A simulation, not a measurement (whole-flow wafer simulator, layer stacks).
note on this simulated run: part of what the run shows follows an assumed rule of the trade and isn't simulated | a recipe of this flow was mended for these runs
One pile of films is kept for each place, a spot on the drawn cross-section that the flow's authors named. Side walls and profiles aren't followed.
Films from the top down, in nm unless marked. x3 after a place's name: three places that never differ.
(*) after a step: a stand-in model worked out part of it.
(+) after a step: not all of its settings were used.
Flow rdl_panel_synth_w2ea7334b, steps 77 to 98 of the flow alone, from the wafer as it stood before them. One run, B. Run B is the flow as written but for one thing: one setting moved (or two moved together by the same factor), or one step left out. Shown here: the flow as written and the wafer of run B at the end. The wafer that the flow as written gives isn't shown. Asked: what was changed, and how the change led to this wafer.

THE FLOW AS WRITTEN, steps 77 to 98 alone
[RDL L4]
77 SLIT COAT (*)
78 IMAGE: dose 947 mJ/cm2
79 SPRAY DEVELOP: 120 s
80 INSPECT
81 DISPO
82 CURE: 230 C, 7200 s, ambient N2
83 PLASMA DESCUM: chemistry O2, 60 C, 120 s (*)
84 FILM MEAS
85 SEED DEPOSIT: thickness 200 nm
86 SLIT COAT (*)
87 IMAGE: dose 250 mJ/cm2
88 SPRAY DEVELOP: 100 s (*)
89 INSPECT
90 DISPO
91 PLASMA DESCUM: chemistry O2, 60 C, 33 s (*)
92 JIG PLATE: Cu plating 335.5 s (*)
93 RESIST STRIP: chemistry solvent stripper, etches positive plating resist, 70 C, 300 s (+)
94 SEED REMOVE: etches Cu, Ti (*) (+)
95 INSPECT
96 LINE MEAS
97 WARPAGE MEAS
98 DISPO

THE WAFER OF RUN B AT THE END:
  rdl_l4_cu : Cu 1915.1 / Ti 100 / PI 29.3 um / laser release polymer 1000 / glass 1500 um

The cause: step 92, JIG PLATE: Cu plating 268.4 s was run, where the flow has Cu plating 335.5 s.

How the change led to this, step by step:
  92 JIG PLATE: Cu plating 335.5 s (*)
      rdl_l4_cu, rdl_l4_land, rdl_l4_via, rdl_l5_land x2: Cu +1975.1 (as written it would be: Cu +2468.8)
